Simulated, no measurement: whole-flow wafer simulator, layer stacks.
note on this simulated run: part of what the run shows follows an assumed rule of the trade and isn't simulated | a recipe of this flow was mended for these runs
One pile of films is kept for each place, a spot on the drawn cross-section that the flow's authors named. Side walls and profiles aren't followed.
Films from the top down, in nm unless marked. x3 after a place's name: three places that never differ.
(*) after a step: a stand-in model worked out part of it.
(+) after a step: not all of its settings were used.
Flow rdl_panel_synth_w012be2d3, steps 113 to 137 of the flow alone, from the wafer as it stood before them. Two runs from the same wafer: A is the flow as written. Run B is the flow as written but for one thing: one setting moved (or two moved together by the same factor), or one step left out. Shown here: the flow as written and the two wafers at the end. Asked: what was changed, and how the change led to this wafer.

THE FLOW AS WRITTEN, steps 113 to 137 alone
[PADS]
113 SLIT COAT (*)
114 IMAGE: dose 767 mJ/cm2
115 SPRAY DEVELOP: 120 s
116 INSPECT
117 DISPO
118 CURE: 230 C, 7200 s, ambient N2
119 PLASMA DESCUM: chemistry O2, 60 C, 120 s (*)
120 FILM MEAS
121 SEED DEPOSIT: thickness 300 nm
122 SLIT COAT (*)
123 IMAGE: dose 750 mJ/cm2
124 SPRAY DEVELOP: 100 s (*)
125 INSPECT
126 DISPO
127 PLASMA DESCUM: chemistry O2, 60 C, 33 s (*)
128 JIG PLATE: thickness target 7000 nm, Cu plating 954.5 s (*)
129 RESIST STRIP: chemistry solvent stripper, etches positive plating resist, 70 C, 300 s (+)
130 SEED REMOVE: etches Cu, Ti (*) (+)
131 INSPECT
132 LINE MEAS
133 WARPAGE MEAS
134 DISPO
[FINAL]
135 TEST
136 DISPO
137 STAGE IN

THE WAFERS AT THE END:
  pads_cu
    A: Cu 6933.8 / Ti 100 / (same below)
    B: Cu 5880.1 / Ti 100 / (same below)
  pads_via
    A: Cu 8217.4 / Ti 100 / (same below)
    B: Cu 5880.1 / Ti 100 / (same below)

The cause: step 128, JIG PLATE: Cu plating 811.3 s was run, where the flow has Cu plating 954.5 s.

How the change led to this, step by step:
  128 JIG PLATE: thickness target 7000 nm, Cu plating 954.5 s (*)
      pads_cu, pads_land: A Cu +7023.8 | B Cu +5970.1
      pads_via: A Cu +8307.4 | B Cu +5970.1
